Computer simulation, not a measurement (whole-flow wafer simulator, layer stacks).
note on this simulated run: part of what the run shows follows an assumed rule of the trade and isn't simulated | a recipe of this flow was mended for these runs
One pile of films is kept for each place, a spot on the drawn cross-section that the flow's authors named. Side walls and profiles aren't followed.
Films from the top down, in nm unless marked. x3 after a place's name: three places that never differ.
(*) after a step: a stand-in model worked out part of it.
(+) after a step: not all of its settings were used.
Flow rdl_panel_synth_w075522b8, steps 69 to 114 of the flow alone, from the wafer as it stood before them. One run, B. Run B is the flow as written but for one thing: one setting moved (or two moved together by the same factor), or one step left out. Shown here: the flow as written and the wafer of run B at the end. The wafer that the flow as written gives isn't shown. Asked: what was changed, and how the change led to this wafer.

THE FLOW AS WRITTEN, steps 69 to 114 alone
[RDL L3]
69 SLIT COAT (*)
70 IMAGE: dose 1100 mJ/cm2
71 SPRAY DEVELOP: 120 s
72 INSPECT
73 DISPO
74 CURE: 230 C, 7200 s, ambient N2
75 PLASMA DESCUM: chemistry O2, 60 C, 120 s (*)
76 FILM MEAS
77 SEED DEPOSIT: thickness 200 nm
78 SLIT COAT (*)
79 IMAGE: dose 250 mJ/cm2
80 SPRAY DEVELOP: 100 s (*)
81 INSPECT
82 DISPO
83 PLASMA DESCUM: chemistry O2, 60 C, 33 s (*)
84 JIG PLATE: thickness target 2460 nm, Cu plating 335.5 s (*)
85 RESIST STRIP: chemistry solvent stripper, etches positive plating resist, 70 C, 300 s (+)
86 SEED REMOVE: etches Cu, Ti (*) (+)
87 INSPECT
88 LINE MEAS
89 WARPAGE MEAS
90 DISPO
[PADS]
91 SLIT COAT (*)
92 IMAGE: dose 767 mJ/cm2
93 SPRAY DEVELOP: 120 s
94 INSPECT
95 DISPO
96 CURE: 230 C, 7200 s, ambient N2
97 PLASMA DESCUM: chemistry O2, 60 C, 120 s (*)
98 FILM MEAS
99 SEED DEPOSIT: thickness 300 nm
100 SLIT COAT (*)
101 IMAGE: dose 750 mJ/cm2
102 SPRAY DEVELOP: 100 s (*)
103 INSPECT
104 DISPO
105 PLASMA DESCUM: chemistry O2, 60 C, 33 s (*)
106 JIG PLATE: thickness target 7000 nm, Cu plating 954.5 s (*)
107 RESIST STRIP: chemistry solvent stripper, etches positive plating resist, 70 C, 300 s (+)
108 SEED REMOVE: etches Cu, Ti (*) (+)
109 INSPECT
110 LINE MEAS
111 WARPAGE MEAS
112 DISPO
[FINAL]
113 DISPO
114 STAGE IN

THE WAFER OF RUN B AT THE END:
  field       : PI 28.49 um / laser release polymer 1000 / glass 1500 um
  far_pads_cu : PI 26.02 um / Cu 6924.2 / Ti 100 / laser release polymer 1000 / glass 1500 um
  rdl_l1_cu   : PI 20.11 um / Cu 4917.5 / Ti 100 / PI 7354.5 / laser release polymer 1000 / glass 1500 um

The cause: step 84, JIG PLATE: Cu plating 385.8 s was run, where the flow has Cu plating 335.5 s.

How the change led to this, step by step:
  84 JIG PLATE: thickness target 2460 nm, Cu plating 335.5 s (*)
      rdl_l3_cu, rdl_l3_land, rdl_l3_via, pads_land, pads_via: Cu +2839 (as written it would be: Cu +2468.8)
  91 SLIT COAT (*)
      field: PI +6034 (as written it would be: PI +5893.8)
      far_pads_cu: PI +5978.1 (as written it would be: PI +5838.2)
      (and at 15 more places)
  100 SLIT COAT (*)
      rdl_l1_via: ILINE-POS-THICK-GRADE-A +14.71 um (new film) (as written it would be: ILINE-POS-THICK-GRADE-A +14.7 um (new film))
      rdl_l3_cu: ILINE-POS-THICK-GRADE-A +15.35 um (new film) (as written it would be: ILINE-POS-THICK-GRADE-A +15.28 um (new film))
      (and at 8 more places)
  102 SPRAY DEVELOP: 100 s (*)
      pads_cu: ILINE-POS-THICK-GRADE-A -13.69 um (all of it) (as written it would be: ILINE-POS-THICK-GRADE-A -13.68 um (all of it))
      pads_land: ILINE-POS-THICK-GRADE-A -13.08 um (all of it) (as written it would be: ILINE-POS-THICK-GRADE-A -13.11 um (all of it))
      (and at 1 more place)
  107 RESIST STRIP: chemistry solvent stripper, etches positive plating resist, 70 C, 300 s (+)
      rdl_l3_cu: ILINE-POS-THICK-GRADE-A -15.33 um (all of it) (as written it would be: ILINE-POS-THICK-GRADE-A -15.25 um (all of it))
      rdl_l3_space: ILINE-POS-THICK-GRADE-A -15.36 um (all of it) (as written it would be: ILINE-POS-THICK-GRADE-A -15.28 um (all of it))
      (and at 4 more places)
